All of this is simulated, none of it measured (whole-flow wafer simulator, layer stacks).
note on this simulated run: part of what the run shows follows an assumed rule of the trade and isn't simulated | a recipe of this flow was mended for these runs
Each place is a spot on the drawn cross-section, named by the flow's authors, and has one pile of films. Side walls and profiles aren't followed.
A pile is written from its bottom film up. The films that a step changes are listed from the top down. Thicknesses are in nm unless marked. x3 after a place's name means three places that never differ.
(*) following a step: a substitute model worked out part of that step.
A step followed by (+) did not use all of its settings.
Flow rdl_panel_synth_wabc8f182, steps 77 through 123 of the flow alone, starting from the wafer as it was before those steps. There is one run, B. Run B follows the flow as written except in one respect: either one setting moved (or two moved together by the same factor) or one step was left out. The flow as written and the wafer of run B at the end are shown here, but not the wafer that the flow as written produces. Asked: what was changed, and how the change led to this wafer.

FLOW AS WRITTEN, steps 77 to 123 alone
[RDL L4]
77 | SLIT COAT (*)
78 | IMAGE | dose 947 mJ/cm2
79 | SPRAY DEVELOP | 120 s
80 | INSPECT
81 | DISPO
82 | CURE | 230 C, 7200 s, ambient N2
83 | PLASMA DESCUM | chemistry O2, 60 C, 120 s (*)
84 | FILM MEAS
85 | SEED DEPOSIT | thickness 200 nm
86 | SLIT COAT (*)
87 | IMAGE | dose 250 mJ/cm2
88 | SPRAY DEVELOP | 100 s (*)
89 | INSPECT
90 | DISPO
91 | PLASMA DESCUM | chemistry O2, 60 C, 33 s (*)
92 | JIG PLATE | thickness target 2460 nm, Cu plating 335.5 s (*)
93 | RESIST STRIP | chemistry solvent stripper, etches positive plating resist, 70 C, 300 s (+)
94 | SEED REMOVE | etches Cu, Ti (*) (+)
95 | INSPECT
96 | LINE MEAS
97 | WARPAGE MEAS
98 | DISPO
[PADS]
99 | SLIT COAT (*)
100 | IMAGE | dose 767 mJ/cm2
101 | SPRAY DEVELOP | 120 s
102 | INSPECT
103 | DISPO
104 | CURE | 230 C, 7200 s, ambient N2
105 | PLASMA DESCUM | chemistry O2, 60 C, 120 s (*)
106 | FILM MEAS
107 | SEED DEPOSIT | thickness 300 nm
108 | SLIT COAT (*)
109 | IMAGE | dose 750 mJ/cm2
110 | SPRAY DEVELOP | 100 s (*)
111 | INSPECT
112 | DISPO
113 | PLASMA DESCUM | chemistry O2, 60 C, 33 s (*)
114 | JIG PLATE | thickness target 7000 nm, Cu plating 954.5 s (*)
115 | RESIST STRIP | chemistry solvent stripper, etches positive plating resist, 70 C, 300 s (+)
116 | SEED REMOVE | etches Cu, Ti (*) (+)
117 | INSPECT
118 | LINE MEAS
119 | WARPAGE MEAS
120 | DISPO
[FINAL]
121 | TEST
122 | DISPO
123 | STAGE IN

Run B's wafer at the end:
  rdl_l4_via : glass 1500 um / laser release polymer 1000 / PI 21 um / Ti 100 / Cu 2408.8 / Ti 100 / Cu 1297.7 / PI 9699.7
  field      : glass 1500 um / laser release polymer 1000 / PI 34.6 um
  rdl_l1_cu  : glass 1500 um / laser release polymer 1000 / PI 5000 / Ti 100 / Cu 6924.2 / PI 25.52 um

The reason: step 92, JIG PLATE: Cu plating 184.5 s was run, though the flow has Cu plating 335.5 s.

Step by step, how the change led to this:
  92 | JIG PLATE | thickness target 2460 nm, Cu plating 335.5 s (*)
      rdl_l4_cu, rdl_l4_land, rdl_l4_via, pads_land, pads_via: +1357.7 Cu (as written it would have been: +2468.8 Cu)
  99 | SLIT COAT (*)
      rdl_l4_via: +9699.7 PI (new film) (as written it would have been: +10.89 um PI (new film))
      field: +5485.9 PI (as written it would have been: +5893.8 PI)
      (also at 19 further places)
  108 | SLIT COAT (*)
      rdl_l3_land: +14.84 um ILINE-POS-THICK-GRADE-A (new film) (as written it would have been: +14.85 um ILINE-POS-THICK-GRADE-A (new film))
      rdl_l4_cu: +14.73 um ILINE-POS-THICK-GRADE-A (new film) (as written it would have been: +15.12 um ILINE-POS-THICK-GRADE-A (new film))
      (also at 7 further places)
  110 | SPRAY DEVELOP | 100 s (*)
      pads_cu: -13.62 um ILINE-POS-THICK-GRADE-A (all of it) (as written it would have been: -13.68 um ILINE-POS-THICK-GRADE-A (all of it))
      pads_land: -13.21 um ILINE-POS-THICK-GRADE-A (all of it) (as written it would have been: -13.11 um ILINE-POS-THICK-GRADE-A (all of it))
      (also at 1 further place)
  115 | RESIST STRIP | chemistry solvent stripper, etches positive plating resist, 70 C, 300 s (+)
      rdl_l3_space: -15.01 um ILINE-POS-THICK-GRADE-A (all of it) (as written it would have been: -15 um ILINE-POS-THICK-GRADE-A (all of it))
      rdl_l4_cu: -14.7 um ILINE-POS-THICK-GRADE-A (all of it) (as written it would have been: -15.09 um ILINE-POS-THICK-GRADE-A (all of it))
      (also at 4 further places)
